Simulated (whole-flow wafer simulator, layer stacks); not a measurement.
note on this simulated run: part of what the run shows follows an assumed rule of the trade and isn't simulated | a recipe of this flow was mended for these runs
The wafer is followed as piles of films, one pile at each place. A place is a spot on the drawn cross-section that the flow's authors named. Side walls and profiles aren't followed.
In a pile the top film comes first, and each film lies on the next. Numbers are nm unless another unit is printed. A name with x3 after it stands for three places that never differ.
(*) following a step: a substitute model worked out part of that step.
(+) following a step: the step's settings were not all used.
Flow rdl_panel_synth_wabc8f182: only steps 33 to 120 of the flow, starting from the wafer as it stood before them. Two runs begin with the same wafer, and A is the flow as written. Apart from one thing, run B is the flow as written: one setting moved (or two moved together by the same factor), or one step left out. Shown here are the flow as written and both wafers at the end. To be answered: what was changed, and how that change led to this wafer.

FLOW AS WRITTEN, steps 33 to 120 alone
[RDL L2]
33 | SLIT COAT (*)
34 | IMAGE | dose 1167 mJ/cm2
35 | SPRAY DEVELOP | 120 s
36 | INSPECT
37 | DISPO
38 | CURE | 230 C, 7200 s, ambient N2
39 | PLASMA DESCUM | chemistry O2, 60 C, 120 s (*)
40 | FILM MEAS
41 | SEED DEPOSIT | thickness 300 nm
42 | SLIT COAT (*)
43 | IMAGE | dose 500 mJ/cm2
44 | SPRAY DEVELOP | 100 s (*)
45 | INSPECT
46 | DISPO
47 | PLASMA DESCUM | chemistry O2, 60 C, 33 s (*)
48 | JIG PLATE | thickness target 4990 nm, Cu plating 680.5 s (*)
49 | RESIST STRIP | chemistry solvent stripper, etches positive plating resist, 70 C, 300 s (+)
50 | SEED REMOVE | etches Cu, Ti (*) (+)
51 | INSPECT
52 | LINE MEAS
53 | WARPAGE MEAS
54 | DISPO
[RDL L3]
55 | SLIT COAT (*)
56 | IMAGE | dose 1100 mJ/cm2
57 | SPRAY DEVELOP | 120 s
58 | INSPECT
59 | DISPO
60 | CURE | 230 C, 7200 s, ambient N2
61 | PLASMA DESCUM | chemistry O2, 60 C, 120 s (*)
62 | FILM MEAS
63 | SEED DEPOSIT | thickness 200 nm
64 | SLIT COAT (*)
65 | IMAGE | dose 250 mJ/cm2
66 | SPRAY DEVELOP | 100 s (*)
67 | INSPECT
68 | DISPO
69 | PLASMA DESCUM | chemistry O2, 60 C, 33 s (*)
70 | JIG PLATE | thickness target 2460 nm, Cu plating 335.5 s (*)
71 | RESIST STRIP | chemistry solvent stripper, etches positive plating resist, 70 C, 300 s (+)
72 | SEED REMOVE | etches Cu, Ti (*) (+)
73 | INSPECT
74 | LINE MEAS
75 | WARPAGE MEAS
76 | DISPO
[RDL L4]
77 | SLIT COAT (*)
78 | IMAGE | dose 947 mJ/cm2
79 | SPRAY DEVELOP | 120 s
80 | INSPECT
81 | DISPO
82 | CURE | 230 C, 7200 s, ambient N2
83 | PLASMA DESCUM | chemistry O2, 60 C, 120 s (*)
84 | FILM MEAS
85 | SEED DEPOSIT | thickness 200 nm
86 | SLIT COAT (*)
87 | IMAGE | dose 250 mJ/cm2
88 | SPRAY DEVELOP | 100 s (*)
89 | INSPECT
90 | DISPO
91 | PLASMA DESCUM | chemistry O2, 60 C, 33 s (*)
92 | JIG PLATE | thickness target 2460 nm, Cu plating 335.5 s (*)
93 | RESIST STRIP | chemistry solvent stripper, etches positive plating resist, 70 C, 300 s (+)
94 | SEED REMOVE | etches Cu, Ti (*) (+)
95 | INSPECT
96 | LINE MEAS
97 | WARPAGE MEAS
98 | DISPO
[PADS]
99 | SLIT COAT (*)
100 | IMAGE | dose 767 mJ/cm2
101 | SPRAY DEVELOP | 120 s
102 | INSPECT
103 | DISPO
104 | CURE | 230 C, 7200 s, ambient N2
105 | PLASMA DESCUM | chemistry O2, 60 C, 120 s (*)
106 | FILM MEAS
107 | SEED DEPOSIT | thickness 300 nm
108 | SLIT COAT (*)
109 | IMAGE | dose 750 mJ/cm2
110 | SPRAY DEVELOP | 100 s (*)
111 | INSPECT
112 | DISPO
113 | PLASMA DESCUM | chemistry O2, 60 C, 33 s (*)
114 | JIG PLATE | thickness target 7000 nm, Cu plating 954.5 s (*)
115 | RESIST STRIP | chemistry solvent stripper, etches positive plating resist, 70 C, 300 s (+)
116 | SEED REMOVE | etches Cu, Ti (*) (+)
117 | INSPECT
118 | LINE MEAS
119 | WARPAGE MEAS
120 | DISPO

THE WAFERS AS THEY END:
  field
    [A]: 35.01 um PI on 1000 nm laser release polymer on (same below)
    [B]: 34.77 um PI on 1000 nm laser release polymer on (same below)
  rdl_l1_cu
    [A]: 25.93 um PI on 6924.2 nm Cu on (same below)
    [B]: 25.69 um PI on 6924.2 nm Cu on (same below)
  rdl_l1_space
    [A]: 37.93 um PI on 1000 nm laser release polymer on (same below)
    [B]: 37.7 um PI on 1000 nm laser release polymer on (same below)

What caused this: step 48, JIG PLATE: Cu plating 578.4 s was run, though the flow has Cu plating 680.5 s.

The path from the change to this, step by step:
  48 | JIG PLATE | thickness target 4990 nm, Cu plating 680.5 s (*)
      rdl_l2_cu, rdl_l2_land, rdl_l2_via, rdl_l2_rim, rdl_l3_land, rdl_l3_via: A +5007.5 Cu | B +4256.2 Cu
  55 | SLIT COAT (*)
      rdl_l2_space: A +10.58 um PI | B +9962.7 PI
      field, rdl_l4_cu, rdl_l4_space and 6 more: A +7936.4 PI | B +7700.8 PI
      (and at 8 other places as well)
  64 | SLIT COAT (*)
      rdl_l1_rim: A +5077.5 ILINE-POS-THICK-GRADE-A (new film) | B +4962.1 ILINE-POS-THICK-GRADE-A (new film)
      rdl_l2_via: A +4385.9 ILINE-POS-THICK-GRADE-A (new film) | B +4604.4 ILINE-POS-THICK-GRADE-A (new film)
  71 | RESIST STRIP | chemistry solvent stripper, etches positive plating resist, 70 C, 300 s (+)
      rdl_l1_rim: A -5047.8 ILINE-POS-THICK-GRADE-A (all of it) | B -4932.4 ILINE-POS-THICK-GRADE-A (all of it)
      rdl_l2_via: A -4356.2 ILINE-POS-THICK-GRADE-A (all of it) | B -4574.7 ILINE-POS-THICK-GRADE-A (all of it)
  77 | SLIT COAT (*)
      rdl_l2_via: A +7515 PI | B +7740.4 PI
      rdl_l3_via: A +11.89 um PI (new film) | B +12 um PI (new film)
  108 | SLIT COAT (*)
      rdl_l2_cu, rdl_l2_space: A +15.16 um ILINE-POS-THICK-GRADE-A (new film) | B +15.13 um ILINE-POS-THICK-GRADE-A (new film)
      rdl_l1_rim: A +14.98 um ILINE-POS-THICK-GRADE-A (new film) | B +14.97 um ILINE-POS-THICK-GRADE-A (new film)
      (and at 6 other places as well)
  115 | RESIST STRIP | chemistry solvent stripper, etches positive plating resist, 70 C, 300 s (+)
      rdl_l2_cu, rdl_l2_space: A -15.13 um ILINE-POS-THICK-GRADE-A (all of it) | B -15.1 um ILINE-POS-THICK-GRADE-A (all of it)
      rdl_l1_rim: A -14.95 um ILINE-POS-THICK-GRADE-A (all of it) | B -14.94 um ILINE-POS-THICK-GRADE-A (all of it)
      (and at 6 other places as well)
